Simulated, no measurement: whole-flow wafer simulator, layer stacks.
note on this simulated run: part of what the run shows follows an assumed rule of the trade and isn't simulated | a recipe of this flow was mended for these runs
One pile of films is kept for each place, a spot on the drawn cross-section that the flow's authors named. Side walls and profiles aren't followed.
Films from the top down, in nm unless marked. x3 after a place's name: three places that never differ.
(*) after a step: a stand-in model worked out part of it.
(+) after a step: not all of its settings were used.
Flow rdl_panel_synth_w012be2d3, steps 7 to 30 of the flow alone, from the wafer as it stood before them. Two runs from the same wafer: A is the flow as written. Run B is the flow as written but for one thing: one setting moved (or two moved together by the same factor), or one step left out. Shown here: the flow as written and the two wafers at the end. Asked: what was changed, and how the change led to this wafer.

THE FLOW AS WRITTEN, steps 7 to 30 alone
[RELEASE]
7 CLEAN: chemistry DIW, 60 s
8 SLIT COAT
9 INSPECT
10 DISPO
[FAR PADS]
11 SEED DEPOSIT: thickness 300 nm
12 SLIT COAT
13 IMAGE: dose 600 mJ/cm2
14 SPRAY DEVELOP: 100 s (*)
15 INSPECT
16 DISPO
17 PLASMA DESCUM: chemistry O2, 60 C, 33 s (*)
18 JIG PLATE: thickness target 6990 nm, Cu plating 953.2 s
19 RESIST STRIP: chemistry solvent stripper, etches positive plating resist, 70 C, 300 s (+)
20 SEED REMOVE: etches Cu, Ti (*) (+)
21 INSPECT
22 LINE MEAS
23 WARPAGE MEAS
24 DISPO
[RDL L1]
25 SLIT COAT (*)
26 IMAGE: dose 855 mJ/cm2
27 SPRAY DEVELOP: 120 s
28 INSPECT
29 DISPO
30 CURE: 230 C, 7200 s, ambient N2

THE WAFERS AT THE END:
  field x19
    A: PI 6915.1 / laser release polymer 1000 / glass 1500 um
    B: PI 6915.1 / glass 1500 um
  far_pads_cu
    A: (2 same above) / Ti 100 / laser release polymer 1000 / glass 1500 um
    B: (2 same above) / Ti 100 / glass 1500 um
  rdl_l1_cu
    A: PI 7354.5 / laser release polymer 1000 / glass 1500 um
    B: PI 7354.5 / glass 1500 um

The cause: step 8, SLIT COAT, was left out.

How the change led to this, step by step:
  (no step that both runs have acts differently)
